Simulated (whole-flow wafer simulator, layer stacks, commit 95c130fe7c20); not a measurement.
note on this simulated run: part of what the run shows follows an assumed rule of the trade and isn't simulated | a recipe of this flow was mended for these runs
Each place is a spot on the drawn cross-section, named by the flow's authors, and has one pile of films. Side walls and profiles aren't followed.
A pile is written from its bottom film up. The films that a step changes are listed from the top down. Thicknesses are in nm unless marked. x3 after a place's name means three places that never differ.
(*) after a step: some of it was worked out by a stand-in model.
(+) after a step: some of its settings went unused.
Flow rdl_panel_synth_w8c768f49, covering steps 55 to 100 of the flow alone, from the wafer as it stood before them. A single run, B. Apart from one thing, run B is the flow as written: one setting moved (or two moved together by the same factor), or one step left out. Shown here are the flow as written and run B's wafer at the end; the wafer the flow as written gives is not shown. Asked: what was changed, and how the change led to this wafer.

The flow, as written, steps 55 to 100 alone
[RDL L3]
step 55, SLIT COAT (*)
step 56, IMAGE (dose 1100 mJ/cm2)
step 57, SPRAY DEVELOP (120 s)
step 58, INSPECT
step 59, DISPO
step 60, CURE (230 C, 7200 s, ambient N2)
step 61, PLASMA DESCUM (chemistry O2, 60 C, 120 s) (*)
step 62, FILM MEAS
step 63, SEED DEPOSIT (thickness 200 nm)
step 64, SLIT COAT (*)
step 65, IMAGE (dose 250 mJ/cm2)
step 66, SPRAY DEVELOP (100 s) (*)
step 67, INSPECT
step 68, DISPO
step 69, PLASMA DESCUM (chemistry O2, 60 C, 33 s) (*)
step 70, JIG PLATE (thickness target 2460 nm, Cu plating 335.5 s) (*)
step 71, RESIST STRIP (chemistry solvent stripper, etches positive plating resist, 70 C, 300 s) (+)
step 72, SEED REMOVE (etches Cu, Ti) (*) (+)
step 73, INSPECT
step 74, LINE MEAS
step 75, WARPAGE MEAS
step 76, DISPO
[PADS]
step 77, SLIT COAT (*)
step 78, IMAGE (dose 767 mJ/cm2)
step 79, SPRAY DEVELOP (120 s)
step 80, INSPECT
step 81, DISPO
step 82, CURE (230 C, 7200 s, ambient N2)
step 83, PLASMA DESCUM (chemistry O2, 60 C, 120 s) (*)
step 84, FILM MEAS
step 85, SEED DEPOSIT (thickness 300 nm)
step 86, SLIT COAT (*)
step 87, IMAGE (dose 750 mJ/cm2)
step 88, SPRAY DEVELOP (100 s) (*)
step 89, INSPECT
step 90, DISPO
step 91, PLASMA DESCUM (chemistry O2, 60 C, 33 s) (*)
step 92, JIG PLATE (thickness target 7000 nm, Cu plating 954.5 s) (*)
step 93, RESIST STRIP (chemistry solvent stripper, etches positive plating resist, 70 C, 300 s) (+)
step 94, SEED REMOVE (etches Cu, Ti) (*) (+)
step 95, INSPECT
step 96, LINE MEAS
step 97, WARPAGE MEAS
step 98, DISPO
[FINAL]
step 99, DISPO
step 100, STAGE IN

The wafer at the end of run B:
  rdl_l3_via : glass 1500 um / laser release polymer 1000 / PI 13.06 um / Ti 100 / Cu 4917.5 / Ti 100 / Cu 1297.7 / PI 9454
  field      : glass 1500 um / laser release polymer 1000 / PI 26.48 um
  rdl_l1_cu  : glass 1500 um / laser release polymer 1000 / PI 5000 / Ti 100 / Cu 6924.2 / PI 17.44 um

What caused this: step 70, JIG PLATE: Cu plating 184.5 s was run, though the flow has Cu plating 335.5 s.

The path from the change to this, step by step:
  step 70, JIG PLATE (thickness target 2460 nm, Cu plating 335.5 s) (*)
      rdl_l3_cu, rdl_l3_land, rdl_l3_via, pads_land, pads_via: Cu gains 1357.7 (in the flow as written it would be: Cu gains 2468.8)
  step 77, SLIT COAT (*)
      rdl_l3_via: PI gains 9454 (new film) (in the flow as written it would be: PI gains 10.46 um (new film))
      field: PI gains 5485.9 (in the flow as written it would be: PI gains 5893.8)
      (as well as at 14 more places)
  step 86, SLIT COAT (*)
      rdl_l2_space: ILINE-POS-THICK-GRADE-A gains 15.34 um (new film) (in the flow as written it would be: ILINE-POS-THICK-GRADE-A gains 15.33 um (new film))
      rdl_l2_land: ILINE-POS-THICK-GRADE-A gains 14.61 um (new film) (in the flow as written it would be: ILINE-POS-THICK-GRADE-A gains 14.62 um (new film))
      (as well as at 9 more places)
  step 88, SPRAY DEVELOP (100 s) (*)
      pads_cu: ILINE-POS-THICK-GRADE-A loses 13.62 um (all of it) (in the flow as written it would be: ILINE-POS-THICK-GRADE-A loses 13.68 um (all of it))
      pads_land: ILINE-POS-THICK-GRADE-A loses 13.21 um (all of it) (in the flow as written it would be: ILINE-POS-THICK-GRADE-A loses 13.11 um (all of it))
      (as well as at 1 more place)
  step 93, RESIST STRIP (chemistry solvent stripper, etches positive plating resist, 70 C, 300 s) (+)
      rdl_l2_cu: ILINE-POS-THICK-GRADE-A loses 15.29 um (all of it) (in the flow as written it would be: ILINE-POS-THICK-GRADE-A loses 15.28 um (all of it))
      rdl_l2_space: ILINE-POS-THICK-GRADE-A loses 15.31 um (all of it) (in the flow as written it would be: ILINE-POS-THICK-GRADE-A loses 15.3 um (all of it))
      (as well as at 7 more places)
